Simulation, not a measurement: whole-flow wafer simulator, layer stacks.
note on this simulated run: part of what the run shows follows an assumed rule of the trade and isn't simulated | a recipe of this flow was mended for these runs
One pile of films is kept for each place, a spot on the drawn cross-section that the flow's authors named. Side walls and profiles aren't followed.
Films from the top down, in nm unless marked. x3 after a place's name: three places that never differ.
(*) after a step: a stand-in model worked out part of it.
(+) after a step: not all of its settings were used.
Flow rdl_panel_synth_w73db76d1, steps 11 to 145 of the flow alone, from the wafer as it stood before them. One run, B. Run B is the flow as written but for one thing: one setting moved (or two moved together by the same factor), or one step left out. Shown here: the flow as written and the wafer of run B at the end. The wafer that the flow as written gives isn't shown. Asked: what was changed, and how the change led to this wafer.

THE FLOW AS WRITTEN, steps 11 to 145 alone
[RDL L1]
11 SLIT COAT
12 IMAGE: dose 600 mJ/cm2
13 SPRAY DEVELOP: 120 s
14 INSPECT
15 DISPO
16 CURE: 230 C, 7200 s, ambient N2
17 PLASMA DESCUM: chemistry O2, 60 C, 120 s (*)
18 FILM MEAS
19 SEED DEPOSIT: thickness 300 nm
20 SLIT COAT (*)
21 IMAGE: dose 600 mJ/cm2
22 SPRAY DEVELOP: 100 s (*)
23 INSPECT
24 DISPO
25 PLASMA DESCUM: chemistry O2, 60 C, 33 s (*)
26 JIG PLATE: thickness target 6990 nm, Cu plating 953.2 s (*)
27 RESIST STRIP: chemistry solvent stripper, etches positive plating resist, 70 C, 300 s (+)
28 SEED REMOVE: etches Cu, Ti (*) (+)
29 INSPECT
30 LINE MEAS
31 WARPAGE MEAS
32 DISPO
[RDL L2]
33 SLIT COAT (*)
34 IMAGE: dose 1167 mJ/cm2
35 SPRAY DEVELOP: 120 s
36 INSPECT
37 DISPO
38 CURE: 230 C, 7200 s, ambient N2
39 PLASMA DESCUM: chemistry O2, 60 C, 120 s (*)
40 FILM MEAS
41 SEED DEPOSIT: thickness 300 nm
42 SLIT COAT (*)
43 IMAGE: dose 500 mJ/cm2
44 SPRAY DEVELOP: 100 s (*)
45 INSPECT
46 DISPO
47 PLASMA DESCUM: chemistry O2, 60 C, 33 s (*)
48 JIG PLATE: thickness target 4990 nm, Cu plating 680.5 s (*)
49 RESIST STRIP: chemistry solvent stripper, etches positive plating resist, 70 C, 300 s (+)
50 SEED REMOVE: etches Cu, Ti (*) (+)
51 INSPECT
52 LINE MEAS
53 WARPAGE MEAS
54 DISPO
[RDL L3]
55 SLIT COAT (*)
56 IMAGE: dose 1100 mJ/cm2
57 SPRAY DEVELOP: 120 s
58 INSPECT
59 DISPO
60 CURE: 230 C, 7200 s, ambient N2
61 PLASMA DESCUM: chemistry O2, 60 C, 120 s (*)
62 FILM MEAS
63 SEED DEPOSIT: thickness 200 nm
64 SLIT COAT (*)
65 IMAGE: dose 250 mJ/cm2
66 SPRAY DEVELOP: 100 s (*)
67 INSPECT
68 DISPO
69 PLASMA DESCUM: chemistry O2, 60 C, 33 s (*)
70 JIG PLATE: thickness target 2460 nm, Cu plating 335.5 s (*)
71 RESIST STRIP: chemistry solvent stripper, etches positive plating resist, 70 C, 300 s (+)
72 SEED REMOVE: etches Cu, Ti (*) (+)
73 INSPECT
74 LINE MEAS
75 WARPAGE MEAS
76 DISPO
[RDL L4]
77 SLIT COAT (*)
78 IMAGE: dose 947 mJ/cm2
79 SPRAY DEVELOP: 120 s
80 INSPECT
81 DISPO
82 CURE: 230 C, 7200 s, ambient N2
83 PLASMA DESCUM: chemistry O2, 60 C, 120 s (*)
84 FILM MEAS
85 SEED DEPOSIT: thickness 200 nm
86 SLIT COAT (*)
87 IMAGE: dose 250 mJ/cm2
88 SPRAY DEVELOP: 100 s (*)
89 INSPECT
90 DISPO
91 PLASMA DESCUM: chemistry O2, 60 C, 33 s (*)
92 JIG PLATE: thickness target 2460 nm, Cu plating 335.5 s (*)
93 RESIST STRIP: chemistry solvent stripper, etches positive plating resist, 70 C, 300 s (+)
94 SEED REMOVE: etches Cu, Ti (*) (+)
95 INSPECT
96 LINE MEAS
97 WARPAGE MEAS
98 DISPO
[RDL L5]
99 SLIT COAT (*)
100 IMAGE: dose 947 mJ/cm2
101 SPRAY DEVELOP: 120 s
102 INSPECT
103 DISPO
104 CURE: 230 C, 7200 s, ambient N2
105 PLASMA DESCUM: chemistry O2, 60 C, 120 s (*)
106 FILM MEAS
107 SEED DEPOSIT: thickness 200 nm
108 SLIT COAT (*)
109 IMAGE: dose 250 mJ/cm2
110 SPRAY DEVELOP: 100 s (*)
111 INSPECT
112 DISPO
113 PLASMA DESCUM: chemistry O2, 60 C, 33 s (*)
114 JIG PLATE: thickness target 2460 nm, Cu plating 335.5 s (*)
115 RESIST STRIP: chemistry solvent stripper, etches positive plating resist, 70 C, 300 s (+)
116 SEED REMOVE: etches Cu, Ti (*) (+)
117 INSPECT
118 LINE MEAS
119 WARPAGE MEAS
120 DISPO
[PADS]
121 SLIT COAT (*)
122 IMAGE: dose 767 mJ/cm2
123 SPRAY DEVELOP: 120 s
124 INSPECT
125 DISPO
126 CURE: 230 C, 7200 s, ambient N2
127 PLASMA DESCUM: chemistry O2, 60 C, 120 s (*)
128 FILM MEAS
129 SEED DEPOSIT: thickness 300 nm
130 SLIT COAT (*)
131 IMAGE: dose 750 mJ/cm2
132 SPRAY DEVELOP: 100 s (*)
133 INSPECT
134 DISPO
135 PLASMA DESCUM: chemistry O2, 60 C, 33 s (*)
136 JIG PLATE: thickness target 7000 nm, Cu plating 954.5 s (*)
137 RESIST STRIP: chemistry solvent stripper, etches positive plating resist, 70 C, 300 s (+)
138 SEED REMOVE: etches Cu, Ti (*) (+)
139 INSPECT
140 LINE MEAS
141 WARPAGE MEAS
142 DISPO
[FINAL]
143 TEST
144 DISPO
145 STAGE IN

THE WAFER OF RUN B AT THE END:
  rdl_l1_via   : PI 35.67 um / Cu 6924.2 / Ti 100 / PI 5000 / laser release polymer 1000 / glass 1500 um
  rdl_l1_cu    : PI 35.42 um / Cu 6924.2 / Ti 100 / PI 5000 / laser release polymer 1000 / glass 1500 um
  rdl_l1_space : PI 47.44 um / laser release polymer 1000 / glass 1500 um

The cause: step 13, SPRAY DEVELOP: 120 s, was left out.

How the change led to this, step by step:
  20 SLIT COAT (*)
      rdl_l1_cu: ILINE-POS-THICK-GRADE-A +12 um (new film) (as written it would be: ILINE-POS-THICK-GRADE-A +10.42 um (new film))
      rdl_l1_space: ILINE-POS-THICK-GRADE-A +12 um (new film) (as written it would be: ILINE-POS-THICK-GRADE-A +10.94 um (new film))
      (and at 1 more place)
  22 SPRAY DEVELOP: 100 s (*)
      rdl_l1_cu: ILINE-POS-THICK-GRADE-A -12 um (all of it) (as written it would be: ILINE-POS-THICK-GRADE-A -10.42 um (all of it))
      rdl_l1_via: ILINE-POS-THICK-GRADE-A -12 um (all of it) (as written it would be: ILINE-POS-THICK-GRADE-A -13.83 um (all of it))
  27 RESIST STRIP: chemistry solvent stripper, etches positive plating resist, 70 C, 300 s (+)
      rdl_l1_space: ILINE-POS-THICK-GRADE-A -11.97 um (all of it) (as written it would be: ILINE-POS-THICK-GRADE-A -10.91 um (all of it))
  33 SLIT COAT (*)
      rdl_l1_cu: PI +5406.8 (new film) (as written it would be: PI +4815.5 (new film))
      rdl_l1_space: PI +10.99 um (as written it would be: PI +10.38 um)
      (and at 1 more place)
  42 SLIT COAT (*)
      rdl_l1_via: ILINE-POS-THICK-GRADE-A +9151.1 (new film) (as written it would be: ILINE-POS-THICK-GRADE-A +10.08 um (new film))
      rdl_l1_cu: ILINE-POS-THICK-GRADE-A +9750.6 (new film) (as written it would be: ILINE-POS-THICK-GRADE-A +9269.6 (new film))
      (and at 1 more place)
  49 RESIST STRIP: chemistry solvent stripper, etches positive plating resist, 70 C, 300 s (+)
      rdl_l1_via: ILINE-POS-THICK-GRADE-A -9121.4 (all of it) (as written it would be: ILINE-POS-THICK-GRADE-A -10.05 um (all of it))
      rdl_l1_cu: ILINE-POS-THICK-GRADE-A -9720.9 (all of it) (as written it would be: ILINE-POS-THICK-GRADE-A -9239.9 (all of it))
      (and at 1 more place)
  55 SLIT COAT (*)
      rdl_l1_cu: PI +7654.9 (as written it would be: PI +7258.6)
      rdl_l1_space: PI +8803.7 (as written it would be: PI +8409.5)
      (and at 1 more place)
  64 SLIT COAT (*)
      rdl_l1_cu: ILINE-POS-THICK-GRADE-A +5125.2 (new film) (as written it would be: ILINE-POS-THICK-GRADE-A +4881.9 (new film))
      rdl_l1_space: ILINE-POS-THICK-GRADE-A +5345.3 (new film) (as written it would be: ILINE-POS-THICK-GRADE-A +5109.9 (new film))
      (and at 1 more place)
  71 RESIST STRIP: chemistry solvent stripper, etches positive plating resist, 70 C, 300 s (+)
      rdl_l1_cu: ILINE-POS-THICK-GRADE-A -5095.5 (all of it) (as written it would be: ILINE-POS-THICK-GRADE-A -4852.2 (all of it))
      rdl_l1_space: ILINE-POS-THICK-GRADE-A -5315.6 (all of it) (as written it would be: ILINE-POS-THICK-GRADE-A -5080.2 (all of it))
      (and at 1 more place)
  77 SLIT COAT (*)
      rdl_l1_cu: PI +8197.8 (as written it would be: PI +7979.2)
      rdl_l1_space: PI +8435.5 (as written it would be: PI +8225.4)
      (and at 1 more place)
  86 SLIT COAT (*)
      rdl_l1_cu: ILINE-POS-THICK-GRADE-A +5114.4 (new film) (as written it would be: ILINE-POS-THICK-GRADE-A +4982.5 (new film))
      rdl_l1_space: ILINE-POS-THICK-GRADE-A +5155.1 (new film) (as written it would be: ILINE-POS-THICK-GRADE-A +5029.9 (new film))
      (and at 1 more place)
  93 RESIST STRIP: chemistry solvent stripper, etches positive plating resist, 70 C, 300 s (+)
      rdl_l1_cu: ILINE-POS-THICK-GRADE-A -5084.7 (all of it) (as written it would be: ILINE-POS-THICK-GRADE-A -4952.8 (all of it))
      rdl_l1_space: ILINE-POS-THICK-GRADE-A -5125.4 (all of it) (as written it would be: ILINE-POS-THICK-GRADE-A -5000.2 (all of it))
      (and at 1 more place)
  99 SLIT COAT (*)
      rdl_l1_via: PI +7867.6 (as written it would be: PI +8098.4)
  108 SLIT COAT (*)
      rdl_l1_via: ILINE-POS-THICK-GRADE-A +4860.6 (new film) (as written it would be: ILINE-POS-THICK-GRADE-A +4989.7 (new film))
  115 RESIST STRIP: chemistry solvent stripper, etches positive plating resist, 70 C, 300 s (+)
      rdl_l1_via: ILINE-POS-THICK-GRADE-A -4830.9 (all of it) (as written it would be: ILINE-POS-THICK-GRADE-A -4960 (all of it))
  130 SLIT COAT (*)
      rdl_l1_cu: ILINE-POS-THICK-GRADE-A +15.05 um (new film) (as written it would be: ILINE-POS-THICK-GRADE-A +15 um (new film))
      rdl_l1_space: ILINE-POS-THICK-GRADE-A +15.05 um (new film) (as written it would be: ILINE-POS-THICK-GRADE-A +15.01 um (new film))
      (and at 1 more place)
  137 RESIST STRIP: chemistry solvent stripper, etches positive plating resist, 70 C, 300 s (+)
      rdl_l1_cu: ILINE-POS-THICK-GRADE-A -15.02 um (all of it) (as written it would be: ILINE-POS-THICK-GRADE-A -14.97 um (all of it))
      rdl_l1_space: ILINE-POS-THICK-GRADE-A -15.02 um (all of it) (as written it would be: ILINE-POS-THICK-GRADE-A -14.98 um (all of it))
      (and at 1 more place)
